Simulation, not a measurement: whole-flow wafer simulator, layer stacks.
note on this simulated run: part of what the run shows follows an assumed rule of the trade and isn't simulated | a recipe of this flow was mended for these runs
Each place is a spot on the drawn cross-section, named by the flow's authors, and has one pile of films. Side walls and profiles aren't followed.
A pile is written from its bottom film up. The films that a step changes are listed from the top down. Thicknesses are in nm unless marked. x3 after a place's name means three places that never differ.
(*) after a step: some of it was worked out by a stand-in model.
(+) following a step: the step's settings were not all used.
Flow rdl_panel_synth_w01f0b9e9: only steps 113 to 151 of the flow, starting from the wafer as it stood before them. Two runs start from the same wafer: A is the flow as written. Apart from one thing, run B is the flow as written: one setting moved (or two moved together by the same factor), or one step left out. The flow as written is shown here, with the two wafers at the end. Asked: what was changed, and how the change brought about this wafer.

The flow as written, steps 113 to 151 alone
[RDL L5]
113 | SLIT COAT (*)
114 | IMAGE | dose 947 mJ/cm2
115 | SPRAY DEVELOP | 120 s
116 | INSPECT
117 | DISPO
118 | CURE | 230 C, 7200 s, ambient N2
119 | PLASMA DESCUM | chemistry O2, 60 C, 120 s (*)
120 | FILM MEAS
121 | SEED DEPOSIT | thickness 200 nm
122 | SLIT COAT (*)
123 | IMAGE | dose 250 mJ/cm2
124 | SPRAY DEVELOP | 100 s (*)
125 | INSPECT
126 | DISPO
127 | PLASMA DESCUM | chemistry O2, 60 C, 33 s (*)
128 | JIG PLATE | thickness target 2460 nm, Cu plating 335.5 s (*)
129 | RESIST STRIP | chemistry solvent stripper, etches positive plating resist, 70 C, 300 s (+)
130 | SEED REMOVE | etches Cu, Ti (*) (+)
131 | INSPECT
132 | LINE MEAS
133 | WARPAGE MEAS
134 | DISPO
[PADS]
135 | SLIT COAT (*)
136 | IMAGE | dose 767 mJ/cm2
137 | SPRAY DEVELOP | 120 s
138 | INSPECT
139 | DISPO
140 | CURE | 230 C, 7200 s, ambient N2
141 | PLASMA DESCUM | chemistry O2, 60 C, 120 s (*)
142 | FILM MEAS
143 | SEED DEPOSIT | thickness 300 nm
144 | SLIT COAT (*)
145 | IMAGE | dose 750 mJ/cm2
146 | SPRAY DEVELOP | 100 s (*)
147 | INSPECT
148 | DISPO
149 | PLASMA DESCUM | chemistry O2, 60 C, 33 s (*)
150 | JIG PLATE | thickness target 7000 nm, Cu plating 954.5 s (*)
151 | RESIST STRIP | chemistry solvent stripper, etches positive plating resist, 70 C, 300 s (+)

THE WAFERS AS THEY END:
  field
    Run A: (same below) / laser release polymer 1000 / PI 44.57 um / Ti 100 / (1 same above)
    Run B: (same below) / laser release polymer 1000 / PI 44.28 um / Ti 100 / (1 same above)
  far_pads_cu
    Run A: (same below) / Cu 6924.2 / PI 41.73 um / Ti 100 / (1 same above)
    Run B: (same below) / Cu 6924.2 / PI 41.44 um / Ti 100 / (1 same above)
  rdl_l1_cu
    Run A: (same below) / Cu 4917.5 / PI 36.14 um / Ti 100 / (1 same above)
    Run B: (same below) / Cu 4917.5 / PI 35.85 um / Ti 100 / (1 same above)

Cause: step 128, JIG PLATE: Cu plating 228.5 s was run, though the flow has Cu plating 335.5 s.

Step by step, how the change led to this:
  128 | JIG PLATE | thickness target 2460 nm, Cu plating 335.5 s (*)
      rdl_l5_cu, rdl_l5_land, rdl_l5_via, pads_land, pads_via: A Cu gains 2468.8 | B Cu gains 1681.4
  135 | SLIT COAT (*)
      rdl_l2_cu, rdl_l2_space: A PI gains 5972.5 | B PI gains 5680.6
      field: A PI gains 5893.8 | B PI gains 5602.7
      (and at 24 other places as well)
  144 | SLIT COAT (*)
      rdl_l5_cu: A ILINE-POS-THICK-GRADE-A gains 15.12 um (new film) | B ILINE-POS-THICK-GRADE-A gains 14.85 um (new film)
      rdl_l5_space: A ILINE-POS-THICK-GRADE-A gains 15.12 um (new film) | B ILINE-POS-THICK-GRADE-A gains 14.9 um (new film)
      (and at 6 other places as well)
  146 | SPRAY DEVELOP | 100 s (*)
      pads_cu: A ILINE-POS-THICK-GRADE-A loses 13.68 um (all of it) | B ILINE-POS-THICK-GRADE-A loses 13.64 um (all of it)
      pads_land: A ILINE-POS-THICK-GRADE-A loses 13.11 um (all of it) | B ILINE-POS-THICK-GRADE-A loses 13.18 um (all of it)
      (and at 1 other place as well)
  150 | JIG PLATE | thickness target 7000 nm, Cu plating 954.5 s (*)
      pads_via: A Au/Ni/Cu gains 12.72 um (new film) | B Au/Ni/Cu gains 12.82 um (new film)
  151 | RESIST STRIP | chemistry solvent stripper, etches positive plating resist, 70 C, 300 s (+)
      rdl_l5_cu: A ILINE-POS-THICK-GRADE-A loses 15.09 um (all of it) | B ILINE-POS-THICK-GRADE-A loses 14.82 um (all of it)
      rdl_l5_space: A ILINE-POS-THICK-GRADE-A loses 15.09 um (all of it) | B ILINE-POS-THICK-GRADE-A loses 14.87 um (all of it)
      (and at 3 other places as well)
